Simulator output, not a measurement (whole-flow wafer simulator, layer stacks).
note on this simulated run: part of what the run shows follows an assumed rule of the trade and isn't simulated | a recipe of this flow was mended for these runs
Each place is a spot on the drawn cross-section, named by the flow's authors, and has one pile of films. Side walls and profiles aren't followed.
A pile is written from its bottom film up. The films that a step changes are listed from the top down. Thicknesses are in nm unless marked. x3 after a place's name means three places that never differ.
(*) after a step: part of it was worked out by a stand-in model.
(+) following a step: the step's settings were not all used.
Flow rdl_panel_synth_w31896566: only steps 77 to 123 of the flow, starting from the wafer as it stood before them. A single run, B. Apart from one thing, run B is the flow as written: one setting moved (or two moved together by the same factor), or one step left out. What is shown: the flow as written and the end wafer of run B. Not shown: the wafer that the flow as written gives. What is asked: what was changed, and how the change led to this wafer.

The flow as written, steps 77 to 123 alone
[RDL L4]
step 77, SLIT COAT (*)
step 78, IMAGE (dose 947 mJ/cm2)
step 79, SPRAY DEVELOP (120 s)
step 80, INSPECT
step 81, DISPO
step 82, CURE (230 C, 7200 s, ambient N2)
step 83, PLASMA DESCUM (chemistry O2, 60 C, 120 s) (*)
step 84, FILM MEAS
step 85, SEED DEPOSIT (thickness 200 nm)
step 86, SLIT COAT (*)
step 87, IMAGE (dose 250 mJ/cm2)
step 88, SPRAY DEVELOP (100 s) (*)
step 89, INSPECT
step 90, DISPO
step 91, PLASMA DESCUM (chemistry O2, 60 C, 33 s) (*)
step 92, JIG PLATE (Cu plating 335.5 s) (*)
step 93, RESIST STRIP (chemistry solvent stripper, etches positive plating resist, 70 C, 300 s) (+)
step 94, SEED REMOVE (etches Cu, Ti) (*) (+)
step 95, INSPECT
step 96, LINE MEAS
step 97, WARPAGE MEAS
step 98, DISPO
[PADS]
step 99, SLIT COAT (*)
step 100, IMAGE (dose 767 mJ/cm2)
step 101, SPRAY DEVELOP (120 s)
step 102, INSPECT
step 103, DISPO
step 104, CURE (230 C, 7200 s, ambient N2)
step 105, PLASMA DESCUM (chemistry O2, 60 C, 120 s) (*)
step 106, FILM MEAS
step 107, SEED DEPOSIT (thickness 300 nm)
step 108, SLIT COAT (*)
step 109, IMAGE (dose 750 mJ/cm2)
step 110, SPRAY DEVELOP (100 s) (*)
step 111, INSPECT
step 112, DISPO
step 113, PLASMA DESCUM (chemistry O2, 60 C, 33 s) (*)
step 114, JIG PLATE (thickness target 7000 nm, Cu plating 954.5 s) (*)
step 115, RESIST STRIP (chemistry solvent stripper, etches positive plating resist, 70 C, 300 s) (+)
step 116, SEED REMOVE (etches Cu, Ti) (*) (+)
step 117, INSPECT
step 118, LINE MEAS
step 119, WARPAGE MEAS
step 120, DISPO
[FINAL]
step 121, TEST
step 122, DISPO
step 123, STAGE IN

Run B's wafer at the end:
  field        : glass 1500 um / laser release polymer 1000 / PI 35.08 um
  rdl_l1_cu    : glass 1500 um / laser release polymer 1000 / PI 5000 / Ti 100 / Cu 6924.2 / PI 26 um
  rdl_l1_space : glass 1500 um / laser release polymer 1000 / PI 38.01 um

Cause: step 92, JIG PLATE: Cu plating 362.3 s was run, though the flow has Cu plating 335.5 s.

Step by step, how the change led to this:
  step 92, JIG PLATE (Cu plating 335.5 s) (*)
      rdl_l4_cu, rdl_l4_land, rdl_l4_via, pads_land, pads_via: +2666 Cu (it would be, as written: +2468.8 Cu)
  step 99, SLIT COAT (*)
      rdl_l4_space: +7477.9 PI (it would be, as written: +7219.4 PI)
      rdl_l4_land: +4650.3 PI (new film) (it would be, as written: +4480.6 PI (new film))
      (also at 2 further places)
  step 108, SLIT COAT (*)
      rdl_l3_via: +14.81 um ILINE-POS-THICK-GRADE-A (new film) (it would be, as written: +14.8 um ILINE-POS-THICK-GRADE-A (new film))
      rdl_l4_cu: +15.19 um ILINE-POS-THICK-GRADE-A (new film) (it would be, as written: +15.12 um ILINE-POS-THICK-GRADE-A (new film))
      (also at 7 further places)
  step 110, SPRAY DEVELOP (100 s) (*)
      pads_cu: -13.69 um ILINE-POS-THICK-GRADE-A (all of it) (it would be, as written: -13.68 um ILINE-POS-THICK-GRADE-A (all of it))
      pads_land: -13.1 um ILINE-POS-THICK-GRADE-A (all of it) (it would be, as written: -13.11 um ILINE-POS-THICK-GRADE-A (all of it))
      (also at 1 further place)
  step 114, JIG PLATE (thickness target 7000 nm, Cu plating 954.5 s) (*)
      pads_via: +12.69 um Au/Ni/Cu (new film) (it would be, as written: +12.72 um Au/Ni/Cu (new film))
  step 115, RESIST STRIP (chemistry solvent stripper, etches positive plating resist, 70 C, 300 s) (+)
      rdl_l3_via: -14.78 um ILINE-POS-THICK-GRADE-A (all of it) (it would be, as written: -14.77 um ILINE-POS-THICK-GRADE-A (all of it))
      rdl_l4_cu: -15.16 um ILINE-POS-THICK-GRADE-A (all of it) (it would be, as written: -15.09 um ILINE-POS-THICK-GRADE-A (all of it))
      (also at 4 further places)
